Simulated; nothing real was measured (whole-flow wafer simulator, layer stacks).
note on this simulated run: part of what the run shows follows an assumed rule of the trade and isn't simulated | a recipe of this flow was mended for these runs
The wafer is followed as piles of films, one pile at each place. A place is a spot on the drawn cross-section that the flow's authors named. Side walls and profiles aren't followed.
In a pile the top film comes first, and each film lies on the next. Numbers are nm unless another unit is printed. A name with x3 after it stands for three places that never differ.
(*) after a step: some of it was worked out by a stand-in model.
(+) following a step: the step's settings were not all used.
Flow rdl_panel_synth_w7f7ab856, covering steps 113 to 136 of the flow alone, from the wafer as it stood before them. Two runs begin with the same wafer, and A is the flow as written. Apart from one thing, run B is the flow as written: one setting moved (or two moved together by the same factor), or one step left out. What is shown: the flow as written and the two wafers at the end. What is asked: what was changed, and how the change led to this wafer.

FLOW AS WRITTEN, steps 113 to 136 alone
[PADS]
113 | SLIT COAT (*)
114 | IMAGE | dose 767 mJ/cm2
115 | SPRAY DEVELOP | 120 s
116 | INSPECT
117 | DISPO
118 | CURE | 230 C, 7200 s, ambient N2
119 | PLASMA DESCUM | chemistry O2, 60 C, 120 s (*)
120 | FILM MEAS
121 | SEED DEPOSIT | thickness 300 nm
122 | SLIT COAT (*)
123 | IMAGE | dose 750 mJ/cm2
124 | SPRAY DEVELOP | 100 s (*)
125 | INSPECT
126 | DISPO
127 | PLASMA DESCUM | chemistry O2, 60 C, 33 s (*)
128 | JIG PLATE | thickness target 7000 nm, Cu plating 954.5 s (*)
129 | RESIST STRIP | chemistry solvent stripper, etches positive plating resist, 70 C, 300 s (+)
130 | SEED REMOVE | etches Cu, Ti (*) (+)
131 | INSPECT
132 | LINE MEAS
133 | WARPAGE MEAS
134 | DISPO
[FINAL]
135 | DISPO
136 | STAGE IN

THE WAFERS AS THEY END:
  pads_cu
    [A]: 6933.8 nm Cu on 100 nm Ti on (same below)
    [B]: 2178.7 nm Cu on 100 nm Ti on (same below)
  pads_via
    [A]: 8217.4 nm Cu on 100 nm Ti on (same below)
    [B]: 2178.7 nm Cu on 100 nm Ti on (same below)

The reason: step 128, JIG PLATE: Cu plating 308.3 s was run, whereas the flow has Cu plating 954.5 s.

The path from the change to this, step by step:
  128 | JIG PLATE | thickness target 7000 nm, Cu plating 954.5 s (*)
      pads_cu, pads_land: A +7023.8 Cu | B +2268.7 Cu
      pads_via: A +8307.4 Cu | B +2268.7 Cu
